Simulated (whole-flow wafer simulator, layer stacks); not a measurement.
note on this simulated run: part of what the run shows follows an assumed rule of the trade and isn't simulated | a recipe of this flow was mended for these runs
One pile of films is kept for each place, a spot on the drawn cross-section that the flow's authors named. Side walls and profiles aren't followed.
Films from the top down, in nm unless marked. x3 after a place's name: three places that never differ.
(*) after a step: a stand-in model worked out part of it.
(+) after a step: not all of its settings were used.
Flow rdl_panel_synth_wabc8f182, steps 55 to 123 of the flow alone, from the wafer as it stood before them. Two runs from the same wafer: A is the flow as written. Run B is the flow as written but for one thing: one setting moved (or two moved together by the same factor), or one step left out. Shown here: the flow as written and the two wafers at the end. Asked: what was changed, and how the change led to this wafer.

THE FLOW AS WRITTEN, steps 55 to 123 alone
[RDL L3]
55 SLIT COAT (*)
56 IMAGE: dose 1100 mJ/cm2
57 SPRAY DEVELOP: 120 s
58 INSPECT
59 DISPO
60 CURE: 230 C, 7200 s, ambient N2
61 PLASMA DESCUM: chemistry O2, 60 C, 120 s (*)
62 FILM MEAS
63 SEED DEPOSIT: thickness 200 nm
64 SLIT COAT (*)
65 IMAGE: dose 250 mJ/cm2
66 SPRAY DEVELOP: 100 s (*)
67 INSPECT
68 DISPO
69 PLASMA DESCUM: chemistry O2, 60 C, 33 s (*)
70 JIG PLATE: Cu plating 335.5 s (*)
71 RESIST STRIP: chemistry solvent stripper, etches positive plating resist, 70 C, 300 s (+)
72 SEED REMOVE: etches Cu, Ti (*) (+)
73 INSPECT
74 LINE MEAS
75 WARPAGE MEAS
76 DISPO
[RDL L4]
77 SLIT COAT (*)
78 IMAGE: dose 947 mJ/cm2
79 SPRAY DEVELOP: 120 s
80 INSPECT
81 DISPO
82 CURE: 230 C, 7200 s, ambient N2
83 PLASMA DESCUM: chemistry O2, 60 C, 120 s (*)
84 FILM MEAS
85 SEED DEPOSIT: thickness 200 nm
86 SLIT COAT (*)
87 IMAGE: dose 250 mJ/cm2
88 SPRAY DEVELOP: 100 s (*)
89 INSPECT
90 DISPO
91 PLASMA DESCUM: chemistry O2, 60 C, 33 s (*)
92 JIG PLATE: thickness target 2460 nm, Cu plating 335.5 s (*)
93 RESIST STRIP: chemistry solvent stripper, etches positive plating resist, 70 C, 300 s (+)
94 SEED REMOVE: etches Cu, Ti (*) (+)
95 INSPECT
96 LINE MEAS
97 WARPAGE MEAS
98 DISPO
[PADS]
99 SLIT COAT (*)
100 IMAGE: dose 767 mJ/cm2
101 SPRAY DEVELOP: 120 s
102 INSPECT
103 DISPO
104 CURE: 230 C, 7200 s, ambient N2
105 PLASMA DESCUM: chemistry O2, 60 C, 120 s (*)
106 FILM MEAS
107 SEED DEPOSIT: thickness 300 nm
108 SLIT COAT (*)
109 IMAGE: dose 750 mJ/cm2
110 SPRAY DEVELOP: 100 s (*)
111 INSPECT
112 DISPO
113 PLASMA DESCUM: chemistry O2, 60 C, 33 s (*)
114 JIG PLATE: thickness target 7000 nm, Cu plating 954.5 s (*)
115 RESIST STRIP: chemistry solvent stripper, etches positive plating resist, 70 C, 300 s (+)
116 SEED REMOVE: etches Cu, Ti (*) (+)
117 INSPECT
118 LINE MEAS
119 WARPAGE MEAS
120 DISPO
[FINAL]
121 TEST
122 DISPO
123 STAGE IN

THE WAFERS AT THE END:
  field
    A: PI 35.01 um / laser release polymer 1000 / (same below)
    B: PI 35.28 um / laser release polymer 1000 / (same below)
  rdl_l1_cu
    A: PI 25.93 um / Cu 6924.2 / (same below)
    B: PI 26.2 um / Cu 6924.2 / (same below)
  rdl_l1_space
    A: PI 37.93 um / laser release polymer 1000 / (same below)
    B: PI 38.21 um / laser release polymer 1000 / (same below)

The cause: step 70, JIG PLATE: Cu plating 389.2 s was run, where the flow has Cu plating 335.5 s.

How the change led to this, step by step:
  70 JIG PLATE: Cu plating 335.5 s (*)
      rdl_l3_cu, rdl_l3_land, rdl_l3_via, rdl_l4_land, rdl_l4_via: A Cu +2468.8 | B Cu +2864
  77 SLIT COAT (*)
      field, pads_cu, pads_space, pads_land, pads_via: A PI +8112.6 | B PI +8389
      rdl_l1_cu: A PI +7979.2 | B PI +8254.2
      (and at 12 more places)
  99 SLIT COAT (*)
      rdl_l4_via: A PI +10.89 um (new film) | B PI +10.86 um (new film)
  108 SLIT COAT (*)
      rdl_l4_cu, rdl_l4_space: A ILINE-POS-THICK-GRADE-A +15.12 um (new film) | B ILINE-POS-THICK-GRADE-A +15.13 um (new film)
      rdl_l2_via: A ILINE-POS-THICK-GRADE-A +14.76 um (new film) | B ILINE-POS-THICK-GRADE-A +14.77 um (new film)
      (and at 7 more places)
  115 RESIST STRIP: chemistry solvent stripper, etches positive plating resist, 70 C, 300 s (+)
      rdl_l4_cu, rdl_l4_space: A ILINE-POS-THICK-GRADE-A -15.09 um (all of it) | B ILINE-POS-THICK-GRADE-A -15.1 um (all of it)
      rdl_l2_via: A ILINE-POS-THICK-GRADE-A -14.73 um (all of it) | B ILINE-POS-THICK-GRADE-A -14.74 um (all of it)
      (and at 7 more places)
